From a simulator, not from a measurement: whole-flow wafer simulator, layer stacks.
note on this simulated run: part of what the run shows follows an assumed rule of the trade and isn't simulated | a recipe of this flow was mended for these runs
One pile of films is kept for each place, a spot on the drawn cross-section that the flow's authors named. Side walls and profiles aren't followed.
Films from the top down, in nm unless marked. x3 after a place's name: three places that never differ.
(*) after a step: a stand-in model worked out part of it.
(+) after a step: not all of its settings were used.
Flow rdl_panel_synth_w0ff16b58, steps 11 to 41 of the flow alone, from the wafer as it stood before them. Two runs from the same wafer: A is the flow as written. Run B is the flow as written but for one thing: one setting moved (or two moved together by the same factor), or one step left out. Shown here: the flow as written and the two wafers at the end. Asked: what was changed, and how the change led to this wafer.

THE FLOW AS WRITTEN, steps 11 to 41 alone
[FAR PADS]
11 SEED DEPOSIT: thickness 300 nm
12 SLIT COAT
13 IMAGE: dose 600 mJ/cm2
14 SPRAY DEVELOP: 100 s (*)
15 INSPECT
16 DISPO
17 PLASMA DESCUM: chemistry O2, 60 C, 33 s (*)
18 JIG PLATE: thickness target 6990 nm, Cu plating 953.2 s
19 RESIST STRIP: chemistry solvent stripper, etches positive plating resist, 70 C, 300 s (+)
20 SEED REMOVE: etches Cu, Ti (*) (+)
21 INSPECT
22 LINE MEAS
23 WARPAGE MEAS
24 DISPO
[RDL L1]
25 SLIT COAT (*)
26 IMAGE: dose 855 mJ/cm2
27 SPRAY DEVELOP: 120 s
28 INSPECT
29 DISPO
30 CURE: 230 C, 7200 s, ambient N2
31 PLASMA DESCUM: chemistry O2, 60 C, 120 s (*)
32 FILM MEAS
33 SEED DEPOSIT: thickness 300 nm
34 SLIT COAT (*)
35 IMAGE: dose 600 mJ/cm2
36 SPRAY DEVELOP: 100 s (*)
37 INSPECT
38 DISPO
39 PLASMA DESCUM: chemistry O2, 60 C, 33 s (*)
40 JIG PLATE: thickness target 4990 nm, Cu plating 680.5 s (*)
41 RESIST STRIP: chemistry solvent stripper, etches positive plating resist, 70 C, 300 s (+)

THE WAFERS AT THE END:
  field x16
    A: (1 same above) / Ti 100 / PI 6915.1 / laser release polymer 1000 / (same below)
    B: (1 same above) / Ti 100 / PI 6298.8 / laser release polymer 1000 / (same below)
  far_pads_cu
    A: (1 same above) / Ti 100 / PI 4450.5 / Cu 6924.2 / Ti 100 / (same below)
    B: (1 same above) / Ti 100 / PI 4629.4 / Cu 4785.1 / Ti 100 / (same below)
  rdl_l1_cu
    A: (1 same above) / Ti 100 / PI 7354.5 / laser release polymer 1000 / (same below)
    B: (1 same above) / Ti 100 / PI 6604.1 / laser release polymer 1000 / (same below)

The cause: step 18, JIG PLATE: Cu plating 662.5 s was run, where the flow has Cu plating 953.2 s.

How the change led to this, step by step:
  18 JIG PLATE: thickness target 6990 nm, Cu plating 953.2 s
      far_pads_cu, rdl_l1_land, rdl_l1_via: A Cu +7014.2 | B Cu +4875.1
  25 SLIT COAT (*)
      field x16, rdl_l1_rim x3: A PI +6915.1 (new film) | B PI +6298.8 (new film)
      far_pads_cu: A PI +4450.5 (new film) | B PI +4629.4 (new film)
      (and at 2 more places)
  34 SLIT COAT (*)
      rdl_l1_land: A ILINE-POS-THICK-GRADE-A +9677 (new film) | B ILINE-POS-THICK-GRADE-A +10.05 um (new film)
      far_pads_cu: A ILINE-POS-THICK-GRADE-A +10.3 um (new film) | B ILINE-POS-THICK-GRADE-A +10.66 um (new film)
      (and at 3 more places)
  36 SPRAY DEVELOP: 100 s (*)
      rdl_l1_land: A ILINE-POS-THICK-GRADE-A -9677 (all of it) | B ILINE-POS-THICK-GRADE-A -10.05 um (all of it)
      rdl_l1_cu: A ILINE-POS-THICK-GRADE-A -12.38 um (all of it) | B ILINE-POS-THICK-GRADE-A -12.21 um (all of it)
      (and at 1 more place)
  41 RESIST STRIP: chemistry solvent stripper, etches positive plating resist, 70 C, 300 s (+)
      far_pads_cu: A ILINE-POS-THICK-GRADE-A -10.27 um (all of it) | B ILINE-POS-THICK-GRADE-A -10.63 um (all of it)
      rdl_l1_space: A ILINE-POS-THICK-GRADE-A -12.36 um (all of it) | B ILINE-POS-THICK-GRADE-A -12.19 um (all of it)
